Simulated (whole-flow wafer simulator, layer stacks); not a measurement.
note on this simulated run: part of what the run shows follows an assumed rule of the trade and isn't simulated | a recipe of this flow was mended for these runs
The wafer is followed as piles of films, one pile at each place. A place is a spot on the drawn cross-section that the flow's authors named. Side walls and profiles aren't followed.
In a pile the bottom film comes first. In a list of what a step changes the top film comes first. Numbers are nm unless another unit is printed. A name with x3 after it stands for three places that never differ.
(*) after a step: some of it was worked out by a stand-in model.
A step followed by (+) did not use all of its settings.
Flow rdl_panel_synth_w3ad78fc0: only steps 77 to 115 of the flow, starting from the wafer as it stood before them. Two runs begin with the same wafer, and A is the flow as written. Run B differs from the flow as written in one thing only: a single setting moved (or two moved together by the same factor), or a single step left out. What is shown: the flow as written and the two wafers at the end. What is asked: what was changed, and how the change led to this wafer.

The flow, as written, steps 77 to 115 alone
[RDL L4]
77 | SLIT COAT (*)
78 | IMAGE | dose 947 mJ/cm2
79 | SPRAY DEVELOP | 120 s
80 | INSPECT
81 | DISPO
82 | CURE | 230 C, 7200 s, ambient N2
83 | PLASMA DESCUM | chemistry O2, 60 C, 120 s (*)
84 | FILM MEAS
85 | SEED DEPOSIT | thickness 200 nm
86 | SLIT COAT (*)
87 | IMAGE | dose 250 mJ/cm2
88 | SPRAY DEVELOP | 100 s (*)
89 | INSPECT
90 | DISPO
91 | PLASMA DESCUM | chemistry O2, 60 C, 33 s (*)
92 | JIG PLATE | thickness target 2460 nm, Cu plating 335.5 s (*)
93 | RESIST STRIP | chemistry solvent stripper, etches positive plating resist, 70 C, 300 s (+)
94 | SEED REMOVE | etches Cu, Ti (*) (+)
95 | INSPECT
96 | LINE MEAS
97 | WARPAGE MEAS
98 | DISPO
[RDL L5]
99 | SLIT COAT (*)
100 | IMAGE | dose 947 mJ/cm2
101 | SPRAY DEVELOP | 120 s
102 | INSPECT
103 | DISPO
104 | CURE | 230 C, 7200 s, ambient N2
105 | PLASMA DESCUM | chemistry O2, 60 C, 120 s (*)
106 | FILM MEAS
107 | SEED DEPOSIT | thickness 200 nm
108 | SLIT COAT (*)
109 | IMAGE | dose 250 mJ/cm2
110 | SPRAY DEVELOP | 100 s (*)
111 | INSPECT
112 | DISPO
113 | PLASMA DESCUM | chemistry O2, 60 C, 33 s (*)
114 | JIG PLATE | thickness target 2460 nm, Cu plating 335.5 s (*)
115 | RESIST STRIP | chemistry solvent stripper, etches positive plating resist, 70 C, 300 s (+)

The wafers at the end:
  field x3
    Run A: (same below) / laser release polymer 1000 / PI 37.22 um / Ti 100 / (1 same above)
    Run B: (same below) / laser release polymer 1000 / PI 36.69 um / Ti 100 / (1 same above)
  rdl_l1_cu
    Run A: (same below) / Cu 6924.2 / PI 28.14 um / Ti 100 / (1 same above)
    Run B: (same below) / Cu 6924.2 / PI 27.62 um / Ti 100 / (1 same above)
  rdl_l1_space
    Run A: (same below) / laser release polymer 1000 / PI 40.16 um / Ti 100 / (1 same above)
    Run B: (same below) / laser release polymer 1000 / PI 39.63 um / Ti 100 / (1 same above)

What caused this: step 92, JIG PLATE: Cu plating 229.1 s was run, whereas the flow has Cu plating 335.5 s.

The path from the change to this, step by step:
  92 | JIG PLATE | thickness target 2460 nm, Cu plating 335.5 s (*)
      rdl_l4_cu, rdl_l4_land, rdl_l4_via, rdl_l5_land, rdl_l5_via: A +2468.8 Cu | B +1685.9 Cu
  99 | SLIT COAT (*)
      field x3, pads_land x2: A +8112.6 PI | B +7582.6 PI
      rdl_l1_cu: A +8091.4 PI | B +7561.8 PI
      (also at 17 further places)
  108 | SLIT COAT (*)
      rdl_l4_land: A +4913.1 ILINE-POS-THICK-GRADE-A (new film) | B +5129.9 ILINE-POS-THICK-GRADE-A (new film)
      rdl_l4_via: A +4830.6 ILINE-POS-THICK-GRADE-A (new film) | B +5138.5 ILINE-POS-THICK-GRADE-A (new film)
      (also at 1 further place)
  110 | SPRAY DEVELOP | 100 s (*)
      rdl_l5_land: A -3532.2 ILINE-POS-THICK-GRADE-A (all of it) | B -3610.7 ILINE-POS-THICK-GRADE-A (all of it)
  115 | RESIST STRIP | chemistry solvent stripper, etches positive plating resist, 70 C, 300 s (+)
      rdl_l4_land: A -4883.4 ILINE-POS-THICK-GRADE-A (all of it) | B -5100.2 ILINE-POS-THICK-GRADE-A (all of it)
      rdl_l4_via: A -4800.9 ILINE-POS-THICK-GRADE-A (all of it) | B -5108.8 ILINE-POS-THICK-GRADE-A (all of it)
